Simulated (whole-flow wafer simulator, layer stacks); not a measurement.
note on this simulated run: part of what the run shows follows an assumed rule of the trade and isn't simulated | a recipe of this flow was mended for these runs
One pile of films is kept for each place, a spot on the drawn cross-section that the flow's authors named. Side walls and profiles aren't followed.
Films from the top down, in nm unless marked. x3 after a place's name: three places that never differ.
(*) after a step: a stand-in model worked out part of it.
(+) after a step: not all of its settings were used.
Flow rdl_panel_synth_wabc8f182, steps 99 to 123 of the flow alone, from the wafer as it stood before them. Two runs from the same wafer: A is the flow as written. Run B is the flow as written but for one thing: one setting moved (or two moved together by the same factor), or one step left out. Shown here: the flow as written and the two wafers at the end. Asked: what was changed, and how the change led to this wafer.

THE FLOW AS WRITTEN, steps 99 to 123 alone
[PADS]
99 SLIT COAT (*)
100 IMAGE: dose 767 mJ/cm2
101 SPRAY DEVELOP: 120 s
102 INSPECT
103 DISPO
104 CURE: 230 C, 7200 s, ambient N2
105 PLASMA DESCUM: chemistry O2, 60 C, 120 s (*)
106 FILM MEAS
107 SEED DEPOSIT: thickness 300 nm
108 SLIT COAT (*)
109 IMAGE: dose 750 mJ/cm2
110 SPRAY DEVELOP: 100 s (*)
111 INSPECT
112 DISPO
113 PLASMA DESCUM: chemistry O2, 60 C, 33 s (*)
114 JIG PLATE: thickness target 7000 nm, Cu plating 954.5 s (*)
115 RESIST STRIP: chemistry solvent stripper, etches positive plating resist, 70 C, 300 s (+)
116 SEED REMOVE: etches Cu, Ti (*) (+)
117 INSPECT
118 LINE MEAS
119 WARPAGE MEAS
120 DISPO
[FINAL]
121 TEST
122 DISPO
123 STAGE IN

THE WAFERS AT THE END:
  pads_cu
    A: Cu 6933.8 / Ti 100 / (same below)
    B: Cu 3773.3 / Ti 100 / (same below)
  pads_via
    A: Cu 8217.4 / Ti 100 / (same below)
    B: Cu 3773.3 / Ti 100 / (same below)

The cause: step 114, JIG PLATE: Cu plating 525 s was run, where the flow has Cu plating 954.5 s.

How the change led to this, step by step:
  114 JIG PLATE: thickness target 7000 nm, Cu plating 954.5 s (*)
      pads_cu, pads_land: A Cu +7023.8 | B Cu +3863.3
      pads_via: A Cu +8307.4 | B Cu +3863.3
